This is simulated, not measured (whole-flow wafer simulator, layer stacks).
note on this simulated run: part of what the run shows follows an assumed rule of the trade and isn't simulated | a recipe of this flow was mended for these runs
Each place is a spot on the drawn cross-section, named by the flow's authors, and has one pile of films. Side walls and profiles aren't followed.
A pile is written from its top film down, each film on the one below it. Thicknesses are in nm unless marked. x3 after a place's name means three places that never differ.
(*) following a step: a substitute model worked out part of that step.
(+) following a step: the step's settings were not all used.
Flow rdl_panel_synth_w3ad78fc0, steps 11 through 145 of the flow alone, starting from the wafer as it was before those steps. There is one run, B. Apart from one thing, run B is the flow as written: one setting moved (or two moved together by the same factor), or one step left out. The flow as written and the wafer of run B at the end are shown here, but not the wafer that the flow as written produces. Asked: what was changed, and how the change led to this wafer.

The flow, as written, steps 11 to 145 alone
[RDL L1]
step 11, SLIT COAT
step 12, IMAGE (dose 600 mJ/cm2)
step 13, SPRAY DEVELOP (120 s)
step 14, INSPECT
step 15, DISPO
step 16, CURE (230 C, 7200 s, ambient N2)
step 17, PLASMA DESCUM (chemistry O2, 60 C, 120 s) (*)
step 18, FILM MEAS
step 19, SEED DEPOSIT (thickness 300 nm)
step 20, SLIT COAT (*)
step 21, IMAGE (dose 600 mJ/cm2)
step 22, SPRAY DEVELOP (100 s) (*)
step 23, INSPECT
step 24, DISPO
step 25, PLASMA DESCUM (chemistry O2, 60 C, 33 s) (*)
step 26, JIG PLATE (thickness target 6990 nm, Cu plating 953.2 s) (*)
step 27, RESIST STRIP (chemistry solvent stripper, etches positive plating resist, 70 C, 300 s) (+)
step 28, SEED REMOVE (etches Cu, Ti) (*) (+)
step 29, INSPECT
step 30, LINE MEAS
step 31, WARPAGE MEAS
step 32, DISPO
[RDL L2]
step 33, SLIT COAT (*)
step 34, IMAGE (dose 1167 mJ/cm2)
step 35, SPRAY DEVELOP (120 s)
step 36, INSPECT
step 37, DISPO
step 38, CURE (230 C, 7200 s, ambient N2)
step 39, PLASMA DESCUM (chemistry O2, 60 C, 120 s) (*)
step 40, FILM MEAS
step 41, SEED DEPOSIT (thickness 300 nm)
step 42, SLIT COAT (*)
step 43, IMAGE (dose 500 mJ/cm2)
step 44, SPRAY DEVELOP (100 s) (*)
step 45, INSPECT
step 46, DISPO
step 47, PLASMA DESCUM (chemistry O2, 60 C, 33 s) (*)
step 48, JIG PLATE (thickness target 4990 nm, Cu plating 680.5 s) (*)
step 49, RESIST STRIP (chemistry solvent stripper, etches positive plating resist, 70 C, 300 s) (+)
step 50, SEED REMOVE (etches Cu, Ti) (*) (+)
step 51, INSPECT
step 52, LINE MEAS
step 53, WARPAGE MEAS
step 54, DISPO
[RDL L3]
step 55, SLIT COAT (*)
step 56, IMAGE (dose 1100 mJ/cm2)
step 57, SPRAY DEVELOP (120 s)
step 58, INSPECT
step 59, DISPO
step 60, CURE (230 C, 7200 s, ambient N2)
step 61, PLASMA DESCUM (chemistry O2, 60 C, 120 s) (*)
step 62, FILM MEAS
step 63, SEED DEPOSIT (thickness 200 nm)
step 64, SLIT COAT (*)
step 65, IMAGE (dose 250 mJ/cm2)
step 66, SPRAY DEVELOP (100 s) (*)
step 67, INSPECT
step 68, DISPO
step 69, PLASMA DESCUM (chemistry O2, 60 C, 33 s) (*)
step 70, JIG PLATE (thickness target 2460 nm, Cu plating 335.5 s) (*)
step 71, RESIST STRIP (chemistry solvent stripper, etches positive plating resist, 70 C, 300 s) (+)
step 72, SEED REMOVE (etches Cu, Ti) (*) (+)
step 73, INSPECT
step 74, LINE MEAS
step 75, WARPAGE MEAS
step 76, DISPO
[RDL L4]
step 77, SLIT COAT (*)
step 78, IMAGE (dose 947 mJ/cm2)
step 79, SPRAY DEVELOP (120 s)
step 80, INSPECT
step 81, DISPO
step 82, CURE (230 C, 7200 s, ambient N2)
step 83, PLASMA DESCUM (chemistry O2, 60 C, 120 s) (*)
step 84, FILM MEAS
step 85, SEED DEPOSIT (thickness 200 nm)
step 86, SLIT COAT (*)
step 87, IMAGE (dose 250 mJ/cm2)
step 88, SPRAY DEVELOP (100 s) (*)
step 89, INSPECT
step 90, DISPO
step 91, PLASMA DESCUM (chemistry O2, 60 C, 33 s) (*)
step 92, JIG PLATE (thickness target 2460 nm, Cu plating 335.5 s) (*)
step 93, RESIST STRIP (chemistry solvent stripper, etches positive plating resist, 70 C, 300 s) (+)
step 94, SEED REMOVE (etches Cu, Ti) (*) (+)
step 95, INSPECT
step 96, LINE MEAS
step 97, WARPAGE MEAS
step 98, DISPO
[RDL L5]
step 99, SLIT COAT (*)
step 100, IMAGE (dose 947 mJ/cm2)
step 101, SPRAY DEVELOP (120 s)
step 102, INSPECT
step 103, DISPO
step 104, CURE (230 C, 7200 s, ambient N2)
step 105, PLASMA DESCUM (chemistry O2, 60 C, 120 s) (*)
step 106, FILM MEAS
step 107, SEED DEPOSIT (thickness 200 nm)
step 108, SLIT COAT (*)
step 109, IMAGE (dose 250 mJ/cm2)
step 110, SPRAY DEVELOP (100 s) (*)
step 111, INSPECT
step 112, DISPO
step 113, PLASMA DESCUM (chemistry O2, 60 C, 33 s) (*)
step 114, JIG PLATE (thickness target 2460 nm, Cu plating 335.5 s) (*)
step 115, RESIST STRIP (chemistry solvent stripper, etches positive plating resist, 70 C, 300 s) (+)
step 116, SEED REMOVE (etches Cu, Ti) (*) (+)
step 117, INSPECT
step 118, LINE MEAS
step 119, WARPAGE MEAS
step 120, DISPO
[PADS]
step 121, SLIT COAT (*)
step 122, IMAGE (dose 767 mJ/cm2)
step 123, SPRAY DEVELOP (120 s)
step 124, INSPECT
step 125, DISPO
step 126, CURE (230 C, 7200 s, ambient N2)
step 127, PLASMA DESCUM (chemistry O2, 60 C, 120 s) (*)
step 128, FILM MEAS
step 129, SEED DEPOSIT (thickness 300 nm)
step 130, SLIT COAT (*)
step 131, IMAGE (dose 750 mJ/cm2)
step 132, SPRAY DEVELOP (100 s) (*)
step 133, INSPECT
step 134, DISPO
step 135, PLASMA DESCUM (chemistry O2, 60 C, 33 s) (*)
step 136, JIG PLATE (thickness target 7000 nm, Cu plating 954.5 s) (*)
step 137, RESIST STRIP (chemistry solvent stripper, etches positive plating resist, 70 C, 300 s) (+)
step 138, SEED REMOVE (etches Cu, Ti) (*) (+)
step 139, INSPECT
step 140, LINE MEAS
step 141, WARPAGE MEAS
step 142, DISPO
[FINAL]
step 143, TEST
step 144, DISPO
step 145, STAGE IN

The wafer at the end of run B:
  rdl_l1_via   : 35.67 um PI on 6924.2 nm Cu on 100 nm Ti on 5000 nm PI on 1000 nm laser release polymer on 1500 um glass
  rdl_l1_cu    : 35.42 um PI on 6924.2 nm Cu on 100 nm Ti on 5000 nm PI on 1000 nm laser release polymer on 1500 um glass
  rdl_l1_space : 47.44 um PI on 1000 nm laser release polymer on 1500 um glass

Cause: step 13, SPRAY DEVELOP: 120 s, was omitted.

The path from the change to this, step by step:
  step 20, SLIT COAT (*)
      rdl_l1_cu: +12 um ILINE-POS-THICK-GRADE-A (new film) (as written it would have been: +10.42 um ILINE-POS-THICK-GRADE-A (new film))
      rdl_l1_space: +12 um ILINE-POS-THICK-GRADE-A (new film) (as written it would have been: +10.94 um ILINE-POS-THICK-GRADE-A (new film))
      (also at 1 further place)
  step 22, SPRAY DEVELOP (100 s) (*)
      rdl_l1_cu: -12 um ILINE-POS-THICK-GRADE-A (all of it) (as written it would have been: -10.42 um ILINE-POS-THICK-GRADE-A (all of it))
      rdl_l1_via: -12 um ILINE-POS-THICK-GRADE-A (all of it) (as written it would have been: -13.83 um ILINE-POS-THICK-GRADE-A (all of it))
  step 27, RESIST STRIP (chemistry solvent stripper, etches positive plating resist, 70 C, 300 s) (+)
      rdl_l1_space: -11.97 um ILINE-POS-THICK-GRADE-A (all of it) (as written it would have been: -10.91 um ILINE-POS-THICK-GRADE-A (all of it))
  step 33, SLIT COAT (*)
      rdl_l1_cu: +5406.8 PI (new film) (as written it would have been: +4815.5 PI (new film))
      rdl_l1_space: +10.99 um PI (as written it would have been: +10.38 um PI)
      (also at 1 further place)
  step 42, SLIT COAT (*)
      rdl_l1_via: +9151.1 ILINE-POS-THICK-GRADE-A (new film) (as written it would have been: +10.08 um ILINE-POS-THICK-GRADE-A (new film))
      rdl_l1_cu: +9750.6 ILINE-POS-THICK-GRADE-A (new film) (as written it would have been: +9269.6 ILINE-POS-THICK-GRADE-A (new film))
      (also at 1 further place)
  step 49, RESIST STRIP (chemistry solvent stripper, etches positive plating resist, 70 C, 300 s) (+)
      rdl_l1_via: -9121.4 ILINE-POS-THICK-GRADE-A (all of it) (as written it would have been: -10.05 um ILINE-POS-THICK-GRADE-A (all of it))
      rdl_l1_cu: -9720.9 ILINE-POS-THICK-GRADE-A (all of it) (as written it would have been: -9239.9 ILINE-POS-THICK-GRADE-A (all of it))
      (also at 1 further place)
  step 55, SLIT COAT (*)
      rdl_l1_cu: +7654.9 PI (as written it would have been: +7258.6 PI)
      rdl_l1_space: +8803.7 PI (as written it would have been: +8409.5 PI)
      (also at 1 further place)
  step 64, SLIT COAT (*)
      rdl_l1_cu: +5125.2 ILINE-POS-THICK-GRADE-A (new film) (as written it would have been: +4881.9 ILINE-POS-THICK-GRADE-A (new film))
      rdl_l1_space: +5345.3 ILINE-POS-THICK-GRADE-A (new film) (as written it would have been: +5109.9 ILINE-POS-THICK-GRADE-A (new film))
      (also at 1 further place)
  step 71, RESIST STRIP (chemistry solvent stripper, etches positive plating resist, 70 C, 300 s) (+)
      rdl_l1_cu: -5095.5 ILINE-POS-THICK-GRADE-A (all of it) (as written it would have been: -4852.2 ILINE-POS-THICK-GRADE-A (all of it))
      rdl_l1_space: -5315.6 ILINE-POS-THICK-GRADE-A (all of it) (as written it would have been: -5080.2 ILINE-POS-THICK-GRADE-A (all of it))
      (also at 1 further place)
  step 77, SLIT COAT (*)
      rdl_l1_cu: +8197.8 PI (as written it would have been: +7979.2 PI)
      rdl_l1_space: +8435.5 PI (as written it would have been: +8225.4 PI)
      (also at 1 further place)
  step 86, SLIT COAT (*)
      rdl_l1_cu: +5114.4 ILINE-POS-THICK-GRADE-A (new film) (as written it would have been: +4982.5 ILINE-POS-THICK-GRADE-A (new film))
      rdl_l1_space: +5155.1 ILINE-POS-THICK-GRADE-A (new film) (as written it would have been: +5029.9 ILINE-POS-THICK-GRADE-A (new film))
      (also at 1 further place)
  step 93, RESIST STRIP (chemistry solvent stripper, etches positive plating resist, 70 C, 300 s) (+)
      rdl_l1_cu: -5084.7 ILINE-POS-THICK-GRADE-A (all of it) (as written it would have been: -4952.8 ILINE-POS-THICK-GRADE-A (all of it))
      rdl_l1_space: -5125.4 ILINE-POS-THICK-GRADE-A (all of it) (as written it would have been: -5000.2 ILINE-POS-THICK-GRADE-A (all of it))
      (also at 1 further place)
  step 99, SLIT COAT (*)
      rdl_l1_via: +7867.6 PI (as written it would have been: +8098.4 PI)
  step 108, SLIT COAT (*)
      rdl_l1_via: +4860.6 ILINE-POS-THICK-GRADE-A (new film) (as written it would have been: +4989.7 ILINE-POS-THICK-GRADE-A (new film))
  step 115, RESIST STRIP (chemistry solvent stripper, etches positive plating resist, 70 C, 300 s) (+)
      rdl_l1_via: -4830.9 ILINE-POS-THICK-GRADE-A (all of it) (as written it would have been: -4960 ILINE-POS-THICK-GRADE-A (all of it))
  step 130, SLIT COAT (*)
      rdl_l1_cu: +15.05 um ILINE-POS-THICK-GRADE-A (new film) (as written it would have been: +15 um ILINE-POS-THICK-GRADE-A (new film))
      rdl_l1_space: +15.05 um ILINE-POS-THICK-GRADE-A (new film) (as written it would have been: +15.01 um ILINE-POS-THICK-GRADE-A (new film))
      (also at 1 further place)
  step 137, RESIST STRIP (chemistry solvent stripper, etches positive plating resist, 70 C, 300 s) (+)
      rdl_l1_cu: -15.02 um ILINE-POS-THICK-GRADE-A (all of it) (as written it would have been: -14.97 um ILINE-POS-THICK-GRADE-A (all of it))
      rdl_l1_space: -15.02 um ILINE-POS-THICK-GRADE-A (all of it) (as written it would have been: -14.98 um ILINE-POS-THICK-GRADE-A (all of it))
      (also at 1 further place)
